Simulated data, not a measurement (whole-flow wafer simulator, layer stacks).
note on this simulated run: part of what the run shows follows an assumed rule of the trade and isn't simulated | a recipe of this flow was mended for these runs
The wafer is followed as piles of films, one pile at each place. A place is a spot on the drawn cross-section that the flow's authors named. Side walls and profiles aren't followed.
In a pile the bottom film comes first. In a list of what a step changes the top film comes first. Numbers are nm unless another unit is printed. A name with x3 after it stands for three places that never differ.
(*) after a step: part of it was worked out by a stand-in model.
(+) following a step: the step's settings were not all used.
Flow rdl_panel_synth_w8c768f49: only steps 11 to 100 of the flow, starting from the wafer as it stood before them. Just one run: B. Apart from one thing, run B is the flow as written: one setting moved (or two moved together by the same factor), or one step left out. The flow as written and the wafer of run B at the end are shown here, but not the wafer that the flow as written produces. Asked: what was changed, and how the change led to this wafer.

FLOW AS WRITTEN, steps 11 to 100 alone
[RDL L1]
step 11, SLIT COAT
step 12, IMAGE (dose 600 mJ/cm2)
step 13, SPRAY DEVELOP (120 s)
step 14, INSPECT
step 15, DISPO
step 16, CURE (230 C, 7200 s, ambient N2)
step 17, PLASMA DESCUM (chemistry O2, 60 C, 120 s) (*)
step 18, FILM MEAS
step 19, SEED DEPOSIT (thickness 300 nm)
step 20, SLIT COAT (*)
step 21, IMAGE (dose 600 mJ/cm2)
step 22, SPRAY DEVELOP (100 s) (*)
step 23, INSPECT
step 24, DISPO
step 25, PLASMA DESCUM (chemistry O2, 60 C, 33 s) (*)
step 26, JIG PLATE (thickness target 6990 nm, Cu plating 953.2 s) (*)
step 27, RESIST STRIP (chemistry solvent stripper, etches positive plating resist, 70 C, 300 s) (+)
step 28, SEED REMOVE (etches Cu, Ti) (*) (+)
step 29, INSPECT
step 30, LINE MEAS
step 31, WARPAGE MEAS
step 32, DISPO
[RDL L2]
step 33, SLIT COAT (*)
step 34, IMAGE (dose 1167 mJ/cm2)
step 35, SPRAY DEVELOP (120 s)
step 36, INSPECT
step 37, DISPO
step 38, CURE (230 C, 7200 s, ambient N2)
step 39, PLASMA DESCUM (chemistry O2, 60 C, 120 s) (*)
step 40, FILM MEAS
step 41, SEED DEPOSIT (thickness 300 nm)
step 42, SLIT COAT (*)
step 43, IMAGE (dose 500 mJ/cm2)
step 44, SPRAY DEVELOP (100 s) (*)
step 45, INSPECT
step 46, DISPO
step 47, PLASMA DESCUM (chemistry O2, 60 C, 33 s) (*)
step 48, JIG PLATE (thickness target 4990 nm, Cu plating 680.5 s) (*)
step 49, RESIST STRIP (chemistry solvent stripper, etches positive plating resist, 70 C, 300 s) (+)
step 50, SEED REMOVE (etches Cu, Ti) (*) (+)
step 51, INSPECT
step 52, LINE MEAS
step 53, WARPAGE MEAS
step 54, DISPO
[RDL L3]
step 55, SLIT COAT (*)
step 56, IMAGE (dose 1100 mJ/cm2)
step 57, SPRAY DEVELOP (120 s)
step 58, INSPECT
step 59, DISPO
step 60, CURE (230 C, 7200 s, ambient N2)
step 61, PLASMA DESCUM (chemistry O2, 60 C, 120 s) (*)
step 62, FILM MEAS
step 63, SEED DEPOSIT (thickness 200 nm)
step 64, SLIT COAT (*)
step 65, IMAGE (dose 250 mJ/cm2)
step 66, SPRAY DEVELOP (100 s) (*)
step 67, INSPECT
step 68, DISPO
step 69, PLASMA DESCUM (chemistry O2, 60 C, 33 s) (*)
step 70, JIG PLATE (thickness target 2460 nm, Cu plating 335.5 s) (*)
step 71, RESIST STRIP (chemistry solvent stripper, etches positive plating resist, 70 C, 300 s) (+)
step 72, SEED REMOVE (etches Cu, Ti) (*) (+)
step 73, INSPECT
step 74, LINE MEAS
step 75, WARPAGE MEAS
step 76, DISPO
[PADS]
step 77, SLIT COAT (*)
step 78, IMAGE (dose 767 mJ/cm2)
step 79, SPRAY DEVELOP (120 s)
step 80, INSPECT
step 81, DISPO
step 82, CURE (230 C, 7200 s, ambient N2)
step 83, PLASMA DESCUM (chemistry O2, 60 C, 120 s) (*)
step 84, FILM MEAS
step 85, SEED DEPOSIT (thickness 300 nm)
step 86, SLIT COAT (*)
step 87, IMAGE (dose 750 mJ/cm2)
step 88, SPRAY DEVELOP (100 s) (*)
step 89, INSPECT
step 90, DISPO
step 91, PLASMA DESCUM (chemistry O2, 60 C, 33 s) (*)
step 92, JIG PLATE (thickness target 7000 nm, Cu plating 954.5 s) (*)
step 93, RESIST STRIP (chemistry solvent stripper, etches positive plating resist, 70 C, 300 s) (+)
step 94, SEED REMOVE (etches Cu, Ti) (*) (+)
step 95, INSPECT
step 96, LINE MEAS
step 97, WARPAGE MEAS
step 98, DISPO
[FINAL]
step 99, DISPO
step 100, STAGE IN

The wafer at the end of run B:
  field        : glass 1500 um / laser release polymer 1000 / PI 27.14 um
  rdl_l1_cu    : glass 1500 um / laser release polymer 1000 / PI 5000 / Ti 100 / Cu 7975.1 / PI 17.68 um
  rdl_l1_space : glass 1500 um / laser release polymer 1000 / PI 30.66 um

Cause: step 26, JIG PLATE: Cu plating 1096 s was run, while the flow as written has Cu plating 953.2 s.

Step by step, how the change led to this:
  step 26, JIG PLATE (thickness target 6990 nm, Cu plating 953.2 s) (*)
      rdl_l1_cu, rdl_l1_via, rdl_l1_rim, rdl_l2_land, rdl_l2_via: Cu gains 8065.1 (in the flow as written it would be: Cu gains 7014.2)
  step 33, SLIT COAT (*)
      rdl_l2_cu, rdl_l2_space: PI gains 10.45 um (in the flow as written it would be: PI gains 9908.1)
      field, rdl_l3_cu, rdl_l3_space and 7 more: PI gains 8309.4 (in the flow as written it would be: PI gains 8062.5)
      (and at 3 other places as well)
  step 42, SLIT COAT (*)
      rdl_l1_via: ILINE-POS-THICK-GRADE-A gains 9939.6 (new film) (in the flow as written it would be: ILINE-POS-THICK-GRADE-A gains 10.08 um (new film))
      rdl_l2_cu, rdl_l2_space: ILINE-POS-THICK-GRADE-A gains 10.25 um (new film) (in the flow as written it would be: ILINE-POS-THICK-GRADE-A gains 10.13 um (new film))
      (and at 2 other places as well)
  step 44, SPRAY DEVELOP (100 s) (*)
      rdl_l2_cu: ILINE-POS-THICK-GRADE-A loses 10.25 um (all of it) (in the flow as written it would be: ILINE-POS-THICK-GRADE-A loses 10.13 um (all of it))
      rdl_l2_via: ILINE-POS-THICK-GRADE-A loses 12.34 um (all of it) (in the flow as written it would be: ILINE-POS-THICK-GRADE-A loses 12.5 um (all of it))
  step 49, RESIST STRIP (chemistry solvent stripper, etches positive plating resist, 70 C, 300 s) (+)
      rdl_l1_via: ILINE-POS-THICK-GRADE-A loses 9909.9 (all of it) (in the flow as written it would be: ILINE-POS-THICK-GRADE-A loses 10.05 um (all of it))
      rdl_l1_space: ILINE-POS-THICK-GRADE-A loses 10.62 um (all of it) (in the flow as written it would be: ILINE-POS-THICK-GRADE-A loses 10.49 um (all of it))
      (and at 1 other place as well)
  step 55, SLIT COAT (*)
      rdl_l2_space: PI gains 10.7 um (in the flow as written it would be: PI gains 10.58 um)
      rdl_l2_land: PI gains 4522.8 (new film) (in the flow as written it would be: PI gains 4645.3 (new film))
      (and at 1 other place as well)
  step 86, SLIT COAT (*)
      rdl_l1_cu: ILINE-POS-THICK-GRADE-A gains 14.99 um (new film) (in the flow as written it would be: ILINE-POS-THICK-GRADE-A gains 14.96 um (new film))
      rdl_l1_space: ILINE-POS-THICK-GRADE-A gains 15.08 um (new film) (in the flow as written it would be: ILINE-POS-THICK-GRADE-A gains 15.05 um (new film))
      (and at 6 other places as well)
  step 93, RESIST STRIP (chemistry solvent stripper, etches positive plating resist, 70 C, 300 s) (+)
      rdl_l1_cu: ILINE-POS-THICK-GRADE-A loses 14.96 um (all of it) (in the flow as written it would be: ILINE-POS-THICK-GRADE-A loses 14.93 um (all of it))
      rdl_l1_space: ILINE-POS-THICK-GRADE-A loses 15.05 um (all of it) (in the flow as written it would be: ILINE-POS-THICK-GRADE-A loses 15.02 um (all of it))
      (and at 6 other places as well)
